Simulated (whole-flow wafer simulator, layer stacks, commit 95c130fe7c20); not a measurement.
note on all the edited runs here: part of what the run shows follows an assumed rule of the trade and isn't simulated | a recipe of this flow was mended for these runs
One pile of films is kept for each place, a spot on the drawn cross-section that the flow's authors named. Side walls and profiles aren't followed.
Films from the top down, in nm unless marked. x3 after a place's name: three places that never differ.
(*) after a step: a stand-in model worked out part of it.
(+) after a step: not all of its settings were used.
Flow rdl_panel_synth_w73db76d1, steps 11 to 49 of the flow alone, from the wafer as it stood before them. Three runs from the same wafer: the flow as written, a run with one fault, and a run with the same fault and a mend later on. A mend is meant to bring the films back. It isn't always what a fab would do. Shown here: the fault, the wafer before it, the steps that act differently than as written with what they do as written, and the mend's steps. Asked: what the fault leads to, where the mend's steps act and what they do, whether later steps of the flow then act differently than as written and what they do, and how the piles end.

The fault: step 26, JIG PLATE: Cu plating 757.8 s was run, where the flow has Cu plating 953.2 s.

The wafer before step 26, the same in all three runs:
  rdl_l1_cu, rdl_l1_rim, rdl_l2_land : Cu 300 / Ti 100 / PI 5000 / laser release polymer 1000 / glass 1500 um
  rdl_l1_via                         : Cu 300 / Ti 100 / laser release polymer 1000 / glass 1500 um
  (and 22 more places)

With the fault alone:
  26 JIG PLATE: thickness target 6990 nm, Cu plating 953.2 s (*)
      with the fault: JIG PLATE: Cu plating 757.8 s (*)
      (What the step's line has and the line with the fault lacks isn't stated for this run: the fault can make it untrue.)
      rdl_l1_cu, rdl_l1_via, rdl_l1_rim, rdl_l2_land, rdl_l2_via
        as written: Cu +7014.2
        with the fault: Cu +5576.4
  Later steps of the flow that act differently than as written:
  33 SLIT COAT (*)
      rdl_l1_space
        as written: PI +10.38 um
        with the fault: PI +9402.8
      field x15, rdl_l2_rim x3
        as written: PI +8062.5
        with the fault: PI +7730.5
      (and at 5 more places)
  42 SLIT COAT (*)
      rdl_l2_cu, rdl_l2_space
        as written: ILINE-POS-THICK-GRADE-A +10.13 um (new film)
        with the fault: ILINE-POS-THICK-GRADE-A +9954.9 (new film)
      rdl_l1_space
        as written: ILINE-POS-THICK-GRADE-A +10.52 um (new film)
        with the fault: ILINE-POS-THICK-GRADE-A +10.32 um (new film)
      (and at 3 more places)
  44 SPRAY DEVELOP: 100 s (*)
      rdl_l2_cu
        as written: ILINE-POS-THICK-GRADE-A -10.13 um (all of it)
        with the fault: ILINE-POS-THICK-GRADE-A -9954.9 (all of it)
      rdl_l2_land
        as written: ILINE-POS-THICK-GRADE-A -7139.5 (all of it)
        with the fault: ILINE-POS-THICK-GRADE-A -7335.7 (all of it)
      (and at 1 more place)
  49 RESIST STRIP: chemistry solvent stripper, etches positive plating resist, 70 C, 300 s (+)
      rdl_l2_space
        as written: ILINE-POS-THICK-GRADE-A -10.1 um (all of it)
        with the fault: ILINE-POS-THICK-GRADE-A -9925.2 (all of it)
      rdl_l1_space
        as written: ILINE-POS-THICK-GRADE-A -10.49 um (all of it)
        with the fault: ILINE-POS-THICK-GRADE-A -10.29 um (all of it)
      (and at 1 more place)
  At the end the piles differ from the flow's by more than 2% or 0.5 nm, whichever is larger, at field x15, rdl_l1_cu, rdl_l1_space and 9 more.
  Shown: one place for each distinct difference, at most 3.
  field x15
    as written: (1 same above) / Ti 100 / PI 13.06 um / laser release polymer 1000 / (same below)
    with the fault: (1 same above) / Ti 100 / PI 12.73 um / laser release polymer 1000 / (same below)
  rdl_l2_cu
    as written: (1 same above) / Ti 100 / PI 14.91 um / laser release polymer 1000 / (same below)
    with the fault: (1 same above) / Ti 100 / PI 14.18 um / laser release polymer 1000 / (same below)
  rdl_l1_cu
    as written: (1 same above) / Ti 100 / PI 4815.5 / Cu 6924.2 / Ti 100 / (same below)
    with the fault: (1 same above) / Ti 100 / PI 5033.6 / Cu 5486.4 / Ti 100 / (same below)

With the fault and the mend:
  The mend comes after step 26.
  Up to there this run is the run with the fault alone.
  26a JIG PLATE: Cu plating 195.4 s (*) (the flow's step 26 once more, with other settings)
      rdl_l1_cu, rdl_l1_via, rdl_l1_rim, rdl_l2_land, rdl_l2_via
        Cu +1437.9
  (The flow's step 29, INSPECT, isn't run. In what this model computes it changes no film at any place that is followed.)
  No later step of the flow acts differently than as written at any place that is followed.
  At the end the piles are the same as the flow's at every place that both follow.
